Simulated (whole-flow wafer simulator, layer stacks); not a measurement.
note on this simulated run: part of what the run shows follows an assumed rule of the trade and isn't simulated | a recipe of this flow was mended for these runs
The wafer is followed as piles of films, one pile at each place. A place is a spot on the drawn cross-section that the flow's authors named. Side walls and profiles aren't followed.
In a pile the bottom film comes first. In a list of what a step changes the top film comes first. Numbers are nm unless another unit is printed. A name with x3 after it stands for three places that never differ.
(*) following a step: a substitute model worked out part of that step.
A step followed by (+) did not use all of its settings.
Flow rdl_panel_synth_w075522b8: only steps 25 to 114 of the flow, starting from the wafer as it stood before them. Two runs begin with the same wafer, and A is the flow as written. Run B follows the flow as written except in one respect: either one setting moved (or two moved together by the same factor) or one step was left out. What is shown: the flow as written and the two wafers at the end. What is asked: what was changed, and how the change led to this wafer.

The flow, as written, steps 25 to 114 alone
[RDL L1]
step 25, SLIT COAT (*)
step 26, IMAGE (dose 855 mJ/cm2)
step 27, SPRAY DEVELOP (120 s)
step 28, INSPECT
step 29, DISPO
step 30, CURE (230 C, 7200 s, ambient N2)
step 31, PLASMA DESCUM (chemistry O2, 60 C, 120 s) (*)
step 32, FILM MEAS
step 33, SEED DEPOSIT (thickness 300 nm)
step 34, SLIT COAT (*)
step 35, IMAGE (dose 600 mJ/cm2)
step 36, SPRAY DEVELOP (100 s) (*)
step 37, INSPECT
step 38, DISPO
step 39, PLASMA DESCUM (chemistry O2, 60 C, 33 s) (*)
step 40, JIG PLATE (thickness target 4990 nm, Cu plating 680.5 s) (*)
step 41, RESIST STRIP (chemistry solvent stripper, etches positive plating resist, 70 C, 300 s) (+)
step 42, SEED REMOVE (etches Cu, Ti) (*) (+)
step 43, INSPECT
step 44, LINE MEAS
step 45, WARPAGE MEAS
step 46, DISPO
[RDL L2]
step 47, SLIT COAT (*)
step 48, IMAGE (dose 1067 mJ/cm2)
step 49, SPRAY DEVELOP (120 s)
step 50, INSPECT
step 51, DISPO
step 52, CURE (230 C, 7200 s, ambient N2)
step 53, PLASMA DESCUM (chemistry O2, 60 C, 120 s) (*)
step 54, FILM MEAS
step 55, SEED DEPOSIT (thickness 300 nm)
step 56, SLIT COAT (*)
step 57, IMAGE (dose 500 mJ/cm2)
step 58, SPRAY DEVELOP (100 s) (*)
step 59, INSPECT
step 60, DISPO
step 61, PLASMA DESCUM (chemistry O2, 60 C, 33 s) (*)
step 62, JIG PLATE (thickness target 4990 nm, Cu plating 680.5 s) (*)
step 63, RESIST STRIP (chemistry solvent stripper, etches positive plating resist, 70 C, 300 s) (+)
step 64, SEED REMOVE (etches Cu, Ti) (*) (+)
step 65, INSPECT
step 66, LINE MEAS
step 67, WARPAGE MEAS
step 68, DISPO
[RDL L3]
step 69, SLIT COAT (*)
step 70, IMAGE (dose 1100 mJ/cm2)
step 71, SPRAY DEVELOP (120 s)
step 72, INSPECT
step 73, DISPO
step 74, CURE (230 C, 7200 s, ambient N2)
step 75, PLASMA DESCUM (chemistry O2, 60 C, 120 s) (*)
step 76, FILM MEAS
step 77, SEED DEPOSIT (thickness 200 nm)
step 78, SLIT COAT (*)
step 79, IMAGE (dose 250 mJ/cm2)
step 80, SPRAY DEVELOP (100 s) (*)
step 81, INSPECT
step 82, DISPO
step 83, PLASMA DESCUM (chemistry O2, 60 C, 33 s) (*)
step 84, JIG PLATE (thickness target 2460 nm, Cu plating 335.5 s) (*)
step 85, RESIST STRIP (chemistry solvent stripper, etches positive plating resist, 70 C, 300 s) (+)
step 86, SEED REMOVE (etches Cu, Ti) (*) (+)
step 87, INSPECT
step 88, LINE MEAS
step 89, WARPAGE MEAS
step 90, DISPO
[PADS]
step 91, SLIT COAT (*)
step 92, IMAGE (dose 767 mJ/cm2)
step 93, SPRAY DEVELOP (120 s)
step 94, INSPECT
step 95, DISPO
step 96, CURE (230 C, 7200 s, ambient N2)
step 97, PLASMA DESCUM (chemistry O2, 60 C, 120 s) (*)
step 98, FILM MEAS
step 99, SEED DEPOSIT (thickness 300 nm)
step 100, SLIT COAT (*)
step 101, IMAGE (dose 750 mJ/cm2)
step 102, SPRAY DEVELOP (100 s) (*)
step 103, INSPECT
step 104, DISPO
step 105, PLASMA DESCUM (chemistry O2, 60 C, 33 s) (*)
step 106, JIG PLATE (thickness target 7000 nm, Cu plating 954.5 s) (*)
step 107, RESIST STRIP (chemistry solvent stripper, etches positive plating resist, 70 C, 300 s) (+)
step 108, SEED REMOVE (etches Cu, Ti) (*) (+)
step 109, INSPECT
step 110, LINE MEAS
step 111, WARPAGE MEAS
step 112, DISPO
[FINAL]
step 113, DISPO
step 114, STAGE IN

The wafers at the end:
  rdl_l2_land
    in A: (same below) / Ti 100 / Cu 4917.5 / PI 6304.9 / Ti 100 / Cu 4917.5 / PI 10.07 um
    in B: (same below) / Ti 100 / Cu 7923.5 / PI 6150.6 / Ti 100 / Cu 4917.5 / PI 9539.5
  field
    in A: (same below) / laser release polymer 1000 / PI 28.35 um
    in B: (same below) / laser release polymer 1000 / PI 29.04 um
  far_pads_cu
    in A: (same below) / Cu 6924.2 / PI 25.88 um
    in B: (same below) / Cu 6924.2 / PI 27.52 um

The reason: step 40, JIG PLATE: Cu plating 1089 s was run, though the flow has Cu plating 680.5 s.

How this came from the change, step by step:
  step 40, JIG PLATE (thickness target 4990 nm, Cu plating 680.5 s) (*)
      rdl_l1_cu, rdl_l1_land, rdl_l1_via, rdl_l1_rim, rdl_l2_land, rdl_l2_via: A Cu gains 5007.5 | B Cu gains 8013.5
  step 47, SLIT COAT (*)
      rdl_l2_cu, rdl_l2_space: A PI gains 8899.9 | B PI gains 10.42 um
      rdl_l1_space: A PI gains 9924.5 | B PI gains 11.29 um
      (also at 15 further places)
  step 56, SLIT COAT (*)
      rdl_l2_cu, rdl_l2_space: A ILINE-POS-THICK-GRADE-A gains 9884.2 (new film) | B ILINE-POS-THICK-GRADE-A gains 10.24 um (new film)
      far_pads_cu: A ILINE-POS-THICK-GRADE-A gains 9933.1 (new film) | B ILINE-POS-THICK-GRADE-A gains 10.26 um (new film)
      (also at 7 further places)
  step 58, SPRAY DEVELOP (100 s) (*)
      rdl_l2_cu: A ILINE-POS-THICK-GRADE-A loses 9884.2 (all of it) | B ILINE-POS-THICK-GRADE-A loses 10.24 um (all of it)
      rdl_l2_land: A ILINE-POS-THICK-GRADE-A loses 7416.3 (all of it) | B ILINE-POS-THICK-GRADE-A loses 7009.2 (all of it)
      (also at 1 further place)
  step 63, RESIST STRIP (chemistry solvent stripper, etches positive plating resist, 70 C, 300 s) (+)
      far_pads_cu: A ILINE-POS-THICK-GRADE-A loses 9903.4 (all of it) | B ILINE-POS-THICK-GRADE-A loses 10.23 um (all of it)
      rdl_l1_cu: A ILINE-POS-THICK-GRADE-A loses 10.01 um (all of it) | B ILINE-POS-THICK-GRADE-A loses 9711.1 (all of it)
      (also at 5 further places)
  step 69, SLIT COAT (*)
      far_pads_cu: A PI gains 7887 | B PI gains 8189
      rdl_l1_cu: A PI gains 7912.4 | B PI gains 7615.4
      (also at 8 further places)
  step 78, SLIT COAT (*)
      far_pads_cu: A ILINE-POS-THICK-GRADE-A gains 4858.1 (new film) | B ILINE-POS-THICK-GRADE-A gains 4959.6 (new film)
      rdl_l1_land: A ILINE-POS-THICK-GRADE-A gains 4415.5 (new film) | B ILINE-POS-THICK-GRADE-A gains 4230.9 (new film)
      (also at 5 further places)
  step 85, RESIST STRIP (chemistry solvent stripper, etches positive plating resist, 70 C, 300 s) (+)
      far_pads_cu: A ILINE-POS-THICK-GRADE-A loses 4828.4 (all of it) | B ILINE-POS-THICK-GRADE-A loses 4929.9 (all of it)
      rdl_l1_land: A ILINE-POS-THICK-GRADE-A loses 4385.8 (all of it) | B ILINE-POS-THICK-GRADE-A loses 4201.2 (all of it)
      (also at 5 further places)
  step 91, SLIT COAT (*)
      far_pads_cu: A PI gains 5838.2 | B PI gains 5690.4
      rdl_l1_cu: A PI gains 6093.4 | B PI gains 5778.7
      (also at 6 further places)
  step 100, SLIT COAT (*)
      far_pads_cu: A ILINE-POS-THICK-GRADE-A gains 14.95 um (new film) | B ILINE-POS-THICK-GRADE-A gains 15.01 um (new film)
      rdl_l1_cu: A ILINE-POS-THICK-GRADE-A gains 15.24 um (new film) | B ILINE-POS-THICK-GRADE-A gains 15.29 um (new film)
      (also at 8 further places)
  step 107, RESIST STRIP (chemistry solvent stripper, etches positive plating resist, 70 C, 300 s) (+)
      far_pads_cu: A ILINE-POS-THICK-GRADE-A loses 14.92 um (all of it) | B ILINE-POS-THICK-GRADE-A loses 14.98 um (all of it)
      rdl_l1_cu: A ILINE-POS-THICK-GRADE-A loses 15.21 um (all of it) | B ILINE-POS-THICK-GRADE-A loses 15.26 um (all of it)
      (also at 8 further places)
